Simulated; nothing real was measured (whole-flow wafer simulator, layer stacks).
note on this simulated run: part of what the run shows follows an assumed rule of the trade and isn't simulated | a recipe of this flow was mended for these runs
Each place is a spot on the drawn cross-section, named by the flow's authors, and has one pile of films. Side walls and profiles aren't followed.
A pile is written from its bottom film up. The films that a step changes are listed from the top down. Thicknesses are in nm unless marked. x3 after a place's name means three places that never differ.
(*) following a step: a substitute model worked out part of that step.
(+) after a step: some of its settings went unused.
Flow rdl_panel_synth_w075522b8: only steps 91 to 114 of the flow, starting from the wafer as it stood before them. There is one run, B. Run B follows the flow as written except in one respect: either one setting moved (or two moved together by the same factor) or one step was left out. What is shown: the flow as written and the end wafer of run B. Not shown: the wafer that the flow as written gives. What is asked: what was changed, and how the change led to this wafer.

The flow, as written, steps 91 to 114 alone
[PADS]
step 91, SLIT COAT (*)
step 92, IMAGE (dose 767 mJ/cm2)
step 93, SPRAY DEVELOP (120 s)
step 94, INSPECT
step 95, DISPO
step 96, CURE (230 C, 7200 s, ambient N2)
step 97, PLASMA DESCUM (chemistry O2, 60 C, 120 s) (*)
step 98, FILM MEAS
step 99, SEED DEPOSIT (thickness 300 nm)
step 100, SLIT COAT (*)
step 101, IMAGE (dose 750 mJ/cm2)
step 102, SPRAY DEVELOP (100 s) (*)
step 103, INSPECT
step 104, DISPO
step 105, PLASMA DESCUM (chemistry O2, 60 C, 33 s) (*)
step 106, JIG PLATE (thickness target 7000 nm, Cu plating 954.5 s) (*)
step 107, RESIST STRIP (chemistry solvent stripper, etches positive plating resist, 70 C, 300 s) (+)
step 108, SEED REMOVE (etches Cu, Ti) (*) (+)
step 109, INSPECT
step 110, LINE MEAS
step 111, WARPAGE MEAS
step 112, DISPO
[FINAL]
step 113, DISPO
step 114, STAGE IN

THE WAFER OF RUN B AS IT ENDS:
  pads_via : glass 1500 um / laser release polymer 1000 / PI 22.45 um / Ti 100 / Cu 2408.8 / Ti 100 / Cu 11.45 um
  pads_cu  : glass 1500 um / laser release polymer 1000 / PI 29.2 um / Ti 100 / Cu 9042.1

The reason: step 106, JIG PLATE: Cu plating 1241 s was run, though the flow has Cu plating 954.5 s.

The path from the change to this, step by step:
  step 106, JIG PLATE (thickness target 7000 nm, Cu plating 954.5 s) (*)
      pads_via: Cu gains 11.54 um (it would be, as written: Cu gains 8307.4)
      pads_cu, pads_land: Cu gains 9132.1 (it would be, as written: Cu gains 7023.8)
